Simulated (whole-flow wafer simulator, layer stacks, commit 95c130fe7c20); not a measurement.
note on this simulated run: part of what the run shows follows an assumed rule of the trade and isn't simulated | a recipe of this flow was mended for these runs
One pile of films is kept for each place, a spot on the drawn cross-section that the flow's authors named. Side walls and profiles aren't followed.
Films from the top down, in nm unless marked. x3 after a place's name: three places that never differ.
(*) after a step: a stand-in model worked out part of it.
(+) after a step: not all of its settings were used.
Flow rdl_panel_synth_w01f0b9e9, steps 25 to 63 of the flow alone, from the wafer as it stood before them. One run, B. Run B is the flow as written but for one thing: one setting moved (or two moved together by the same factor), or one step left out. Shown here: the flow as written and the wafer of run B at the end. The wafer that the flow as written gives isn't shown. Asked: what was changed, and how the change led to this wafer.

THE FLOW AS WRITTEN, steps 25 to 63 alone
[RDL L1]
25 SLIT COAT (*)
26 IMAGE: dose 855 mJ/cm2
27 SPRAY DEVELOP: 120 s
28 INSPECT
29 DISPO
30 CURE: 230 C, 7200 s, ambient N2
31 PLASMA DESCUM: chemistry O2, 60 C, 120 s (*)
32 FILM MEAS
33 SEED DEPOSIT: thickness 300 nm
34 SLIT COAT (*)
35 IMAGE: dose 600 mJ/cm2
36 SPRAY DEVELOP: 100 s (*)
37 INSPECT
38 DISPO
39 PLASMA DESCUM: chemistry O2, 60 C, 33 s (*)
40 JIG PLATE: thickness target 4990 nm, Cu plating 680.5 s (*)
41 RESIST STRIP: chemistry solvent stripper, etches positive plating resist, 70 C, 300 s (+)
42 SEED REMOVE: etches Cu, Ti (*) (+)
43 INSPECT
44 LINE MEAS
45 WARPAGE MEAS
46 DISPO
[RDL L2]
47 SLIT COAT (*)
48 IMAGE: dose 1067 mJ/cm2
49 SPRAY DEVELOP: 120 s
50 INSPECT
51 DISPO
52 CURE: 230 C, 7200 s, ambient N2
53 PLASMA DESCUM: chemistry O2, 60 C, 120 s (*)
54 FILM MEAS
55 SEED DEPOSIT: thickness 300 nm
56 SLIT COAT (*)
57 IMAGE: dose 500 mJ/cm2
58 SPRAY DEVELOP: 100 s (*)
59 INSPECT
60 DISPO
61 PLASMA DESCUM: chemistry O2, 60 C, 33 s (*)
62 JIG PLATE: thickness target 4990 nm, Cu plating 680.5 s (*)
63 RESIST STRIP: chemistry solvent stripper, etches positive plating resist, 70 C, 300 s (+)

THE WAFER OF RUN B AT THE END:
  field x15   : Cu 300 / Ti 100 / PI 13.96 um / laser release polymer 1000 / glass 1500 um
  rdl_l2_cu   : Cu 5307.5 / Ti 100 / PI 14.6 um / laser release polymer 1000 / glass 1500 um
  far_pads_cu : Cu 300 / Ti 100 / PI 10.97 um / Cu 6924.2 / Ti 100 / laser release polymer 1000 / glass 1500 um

The cause: step 40, JIG PLATE: Cu plating 341.6 s was run, where the flow has Cu plating 680.5 s.

How the change led to this, step by step:
  40 JIG PLATE: thickness target 4990 nm, Cu plating 680.5 s (*)
      rdl_l1_cu, rdl_l1_land, rdl_l1_via, rdl_l1_rim, rdl_l2_land, rdl_l2_via: Cu +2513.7 (as written it would be: Cu +5007.5)
  47 SLIT COAT (*)
      field x15, rdl_l2_rim x3: PI +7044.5 (as written it would be: PI +7600.9)
      rdl_l2_cu, rdl_l2_space: PI +7686.4 (as written it would be: PI +8899.9)
      (and at 5 more places)
  56 SLIT COAT (*)
      rdl_l1_via: ILINE-POS-THICK-GRADE-A +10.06 um (new film) (as written it would be: ILINE-POS-THICK-GRADE-A +9582.7 (new film))
      rdl_l2_cu, rdl_l2_space: ILINE-POS-THICK-GRADE-A +9556.3 (new film) (as written it would be: ILINE-POS-THICK-GRADE-A +9884.2 (new film))
      (and at 7 more places)
  58 SPRAY DEVELOP: 100 s (*)
      rdl_l2_cu: ILINE-POS-THICK-GRADE-A -9556.3 (all of it) (as written it would be: ILINE-POS-THICK-GRADE-A -9884.2 (all of it))
      rdl_l2_land: ILINE-POS-THICK-GRADE-A -7789.4 (all of it) (as written it would be: ILINE-POS-THICK-GRADE-A -7416.3 (all of it))
      (and at 1 more place)
  63 RESIST STRIP: chemistry solvent stripper, etches positive plating resist, 70 C, 300 s (+)
      rdl_l1_via: ILINE-POS-THICK-GRADE-A -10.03 um (all of it) (as written it would be: ILINE-POS-THICK-GRADE-A -9553 (all of it))
      far_pads_cu: ILINE-POS-THICK-GRADE-A -9577.4 (all of it) (as written it would be: ILINE-POS-THICK-GRADE-A -9903.4 (all of it))
      (and at 5 more places)
